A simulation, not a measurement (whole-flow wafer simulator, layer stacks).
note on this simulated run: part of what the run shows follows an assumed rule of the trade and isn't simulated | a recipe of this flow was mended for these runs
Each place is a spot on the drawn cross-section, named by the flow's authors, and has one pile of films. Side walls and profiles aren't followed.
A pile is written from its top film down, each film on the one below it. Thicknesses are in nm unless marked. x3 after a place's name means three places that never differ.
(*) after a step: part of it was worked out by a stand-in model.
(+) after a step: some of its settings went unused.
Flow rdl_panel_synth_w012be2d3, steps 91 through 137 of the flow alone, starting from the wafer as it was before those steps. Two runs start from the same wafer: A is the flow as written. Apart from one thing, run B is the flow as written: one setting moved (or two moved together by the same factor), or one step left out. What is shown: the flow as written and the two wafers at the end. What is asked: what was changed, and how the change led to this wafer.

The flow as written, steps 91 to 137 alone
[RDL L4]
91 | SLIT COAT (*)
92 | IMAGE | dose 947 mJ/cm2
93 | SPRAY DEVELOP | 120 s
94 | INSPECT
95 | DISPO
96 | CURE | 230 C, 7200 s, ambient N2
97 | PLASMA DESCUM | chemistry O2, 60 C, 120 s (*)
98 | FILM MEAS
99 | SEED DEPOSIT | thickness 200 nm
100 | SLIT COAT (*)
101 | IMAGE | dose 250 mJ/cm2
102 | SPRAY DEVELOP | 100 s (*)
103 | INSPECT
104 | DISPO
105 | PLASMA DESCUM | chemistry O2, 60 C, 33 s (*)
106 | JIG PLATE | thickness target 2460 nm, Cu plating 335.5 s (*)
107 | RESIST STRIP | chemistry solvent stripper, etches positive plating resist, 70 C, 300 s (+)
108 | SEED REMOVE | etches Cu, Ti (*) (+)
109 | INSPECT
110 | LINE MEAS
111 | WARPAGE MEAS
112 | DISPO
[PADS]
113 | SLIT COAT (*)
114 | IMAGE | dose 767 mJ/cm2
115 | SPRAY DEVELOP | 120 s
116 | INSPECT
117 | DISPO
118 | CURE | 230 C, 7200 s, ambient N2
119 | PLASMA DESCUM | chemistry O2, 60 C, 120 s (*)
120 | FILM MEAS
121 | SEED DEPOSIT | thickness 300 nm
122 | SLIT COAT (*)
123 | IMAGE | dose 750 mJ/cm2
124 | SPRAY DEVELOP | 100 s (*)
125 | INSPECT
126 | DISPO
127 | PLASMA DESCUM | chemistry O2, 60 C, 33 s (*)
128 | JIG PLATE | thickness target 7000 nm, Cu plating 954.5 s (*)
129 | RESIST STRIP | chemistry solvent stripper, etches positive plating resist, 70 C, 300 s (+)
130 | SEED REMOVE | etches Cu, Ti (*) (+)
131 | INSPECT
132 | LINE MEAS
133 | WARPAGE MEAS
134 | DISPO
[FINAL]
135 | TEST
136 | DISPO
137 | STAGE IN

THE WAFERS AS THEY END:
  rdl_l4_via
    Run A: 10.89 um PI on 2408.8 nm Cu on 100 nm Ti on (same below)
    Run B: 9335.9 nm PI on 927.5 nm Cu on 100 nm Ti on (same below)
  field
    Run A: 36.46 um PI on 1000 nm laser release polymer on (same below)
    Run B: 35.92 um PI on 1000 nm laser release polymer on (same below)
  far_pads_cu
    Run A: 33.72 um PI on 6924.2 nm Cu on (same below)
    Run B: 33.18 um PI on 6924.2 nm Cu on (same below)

The reason: step 106, JIG PLATE: Cu plating 134.2 s was run, whereas the flow has Cu plating 335.5 s.

How this came from the change, step by step:
  106 | JIG PLATE | thickness target 2460 nm, Cu plating 335.5 s (*)
      rdl_l4_cu, rdl_l4_land, rdl_l4_via, pads_land, pads_via: A Cu gains 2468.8 | B Cu gains 987.5
  113 | SLIT COAT (*)
      rdl_l4_via: A PI gains 10.89 um (new film) | B PI gains 9335.9 (new film)
      field: A PI gains 5893.8 | B PI gains 5354.3
      (also at 21 further places)
  122 | SLIT COAT (*)
      rdl_l2_cu, rdl_l2_space: A ILINE-POS-THICK-GRADE-A gains 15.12 um (new film) | B ILINE-POS-THICK-GRADE-A gains 15.13 um (new film)
      rdl_l1_space: A ILINE-POS-THICK-GRADE-A gains 15.17 um (new film) | B ILINE-POS-THICK-GRADE-A gains 15.18 um (new film)
      (also at 13 further places)
  124 | SPRAY DEVELOP | 100 s (*)
      pads_cu: A ILINE-POS-THICK-GRADE-A loses 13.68 um (all of it) | B ILINE-POS-THICK-GRADE-A loses 13.6 um (all of it)
      pads_land: A ILINE-POS-THICK-GRADE-A loses 13.11 um (all of it) | B ILINE-POS-THICK-GRADE-A loses 13.24 um (all of it)
      (also at 1 further place)
  128 | JIG PLATE | thickness target 7000 nm, Cu plating 954.5 s (*)
      pads_via: A Cu gains 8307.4 | B Cu gains 8505
  129 | RESIST STRIP | chemistry solvent stripper, etches positive plating resist, 70 C, 300 s (+)
      rdl_l2_cu, rdl_l2_space: A ILINE-POS-THICK-GRADE-A loses 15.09 um (all of it) | B ILINE-POS-THICK-GRADE-A loses 15.1 um (all of it)
      rdl_l1_space: A ILINE-POS-THICK-GRADE-A loses 15.14 um (all of it) | B ILINE-POS-THICK-GRADE-A loses 15.15 um (all of it)
      (also at 10 further places)
